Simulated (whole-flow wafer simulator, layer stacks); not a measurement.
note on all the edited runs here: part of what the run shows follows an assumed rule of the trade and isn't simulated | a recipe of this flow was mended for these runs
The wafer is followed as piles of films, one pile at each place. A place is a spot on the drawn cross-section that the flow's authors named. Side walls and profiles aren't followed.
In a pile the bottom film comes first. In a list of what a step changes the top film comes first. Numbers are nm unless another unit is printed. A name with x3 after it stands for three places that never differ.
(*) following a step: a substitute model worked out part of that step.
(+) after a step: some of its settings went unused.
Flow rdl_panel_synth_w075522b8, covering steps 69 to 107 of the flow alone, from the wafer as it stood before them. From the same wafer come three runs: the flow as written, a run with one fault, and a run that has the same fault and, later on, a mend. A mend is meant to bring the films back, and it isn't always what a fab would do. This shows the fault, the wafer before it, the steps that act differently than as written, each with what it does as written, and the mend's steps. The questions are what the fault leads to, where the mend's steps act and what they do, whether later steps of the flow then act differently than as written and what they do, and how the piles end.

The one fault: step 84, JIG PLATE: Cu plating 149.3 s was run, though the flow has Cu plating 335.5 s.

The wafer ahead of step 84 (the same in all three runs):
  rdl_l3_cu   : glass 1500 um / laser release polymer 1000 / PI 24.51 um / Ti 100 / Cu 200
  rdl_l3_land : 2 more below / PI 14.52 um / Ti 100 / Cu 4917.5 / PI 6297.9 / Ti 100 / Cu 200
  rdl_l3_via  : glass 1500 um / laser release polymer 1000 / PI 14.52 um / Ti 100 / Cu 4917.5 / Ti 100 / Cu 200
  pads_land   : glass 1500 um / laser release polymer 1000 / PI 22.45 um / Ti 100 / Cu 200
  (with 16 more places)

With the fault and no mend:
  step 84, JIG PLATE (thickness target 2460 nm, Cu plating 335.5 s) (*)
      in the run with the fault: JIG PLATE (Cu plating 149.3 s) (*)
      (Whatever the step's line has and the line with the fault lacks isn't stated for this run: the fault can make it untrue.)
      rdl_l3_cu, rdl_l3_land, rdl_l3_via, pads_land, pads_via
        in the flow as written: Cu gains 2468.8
        in the run with the fault: Cu gains 1098.6
  Steps later in the flow that act otherwise than as written:
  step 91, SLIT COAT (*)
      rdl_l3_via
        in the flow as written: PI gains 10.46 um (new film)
        in the run with the fault: PI gains 9220.3 (new film)
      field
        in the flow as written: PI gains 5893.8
        in the run with the fault: PI gains 5393.6
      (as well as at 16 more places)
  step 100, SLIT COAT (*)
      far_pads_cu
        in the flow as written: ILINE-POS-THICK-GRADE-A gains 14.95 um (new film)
        in the run with the fault: ILINE-POS-THICK-GRADE-A gains 14.94 um (new film)
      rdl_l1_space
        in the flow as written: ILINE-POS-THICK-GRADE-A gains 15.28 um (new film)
        in the run with the fault: ILINE-POS-THICK-GRADE-A gains 15.29 um (new film)
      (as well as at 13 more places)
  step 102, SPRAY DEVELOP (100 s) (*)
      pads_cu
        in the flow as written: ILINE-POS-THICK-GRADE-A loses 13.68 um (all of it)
        in the run with the fault: ILINE-POS-THICK-GRADE-A loses 13.61 um (all of it)
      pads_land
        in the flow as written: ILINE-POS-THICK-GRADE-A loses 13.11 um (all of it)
        in the run with the fault: ILINE-POS-THICK-GRADE-A loses 13.23 um (all of it)
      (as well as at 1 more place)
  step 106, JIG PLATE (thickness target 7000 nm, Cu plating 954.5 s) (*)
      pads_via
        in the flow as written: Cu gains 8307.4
        in the run with the fault: Cu gains 8489.6
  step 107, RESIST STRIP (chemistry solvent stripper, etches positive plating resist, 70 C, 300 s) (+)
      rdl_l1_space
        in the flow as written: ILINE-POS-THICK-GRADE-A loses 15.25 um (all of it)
        in the run with the fault: ILINE-POS-THICK-GRADE-A loses 15.26 um (all of it)
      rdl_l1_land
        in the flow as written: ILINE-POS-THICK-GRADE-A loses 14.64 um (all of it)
        in the run with the fault: ILINE-POS-THICK-GRADE-A loses 14.63 um (all of it)
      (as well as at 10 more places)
  At rdl_l1_cu, rdl_l1_land, rdl_l1_via and 13 more, the piles at the end differ from the flow's by more than 2% or 0.5 nm, whichever is larger.
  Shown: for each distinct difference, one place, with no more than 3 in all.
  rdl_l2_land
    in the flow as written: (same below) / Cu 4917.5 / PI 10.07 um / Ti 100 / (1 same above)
    in the run with the fault: (same below) / Cu 4917.5 / PI 9584.9 / Ti 100 / (1 same above)
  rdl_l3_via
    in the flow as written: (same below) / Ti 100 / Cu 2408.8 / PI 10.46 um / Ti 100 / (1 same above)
    in the run with the fault: (same below) / Ti 100 / Cu 1038.6 / PI 9220.3 / Ti 100 / (1 same above)
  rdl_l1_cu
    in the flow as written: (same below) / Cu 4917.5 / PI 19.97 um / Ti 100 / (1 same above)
    in the run with the fault: (same below) / Cu 4917.5 / PI 19.46 um / Ti 100 / (1 same above)

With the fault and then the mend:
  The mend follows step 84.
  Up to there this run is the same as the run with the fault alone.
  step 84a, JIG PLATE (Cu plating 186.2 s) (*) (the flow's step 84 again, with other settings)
      rdl_l3_cu, rdl_l3_land, rdl_l3_via, pads_land, pads_via
        Cu gains 1370.2
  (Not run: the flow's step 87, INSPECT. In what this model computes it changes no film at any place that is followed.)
  Later steps of the flow that are run all act as written at every place that is followed.
  At every place that both follow, the piles at the end match the flow's.
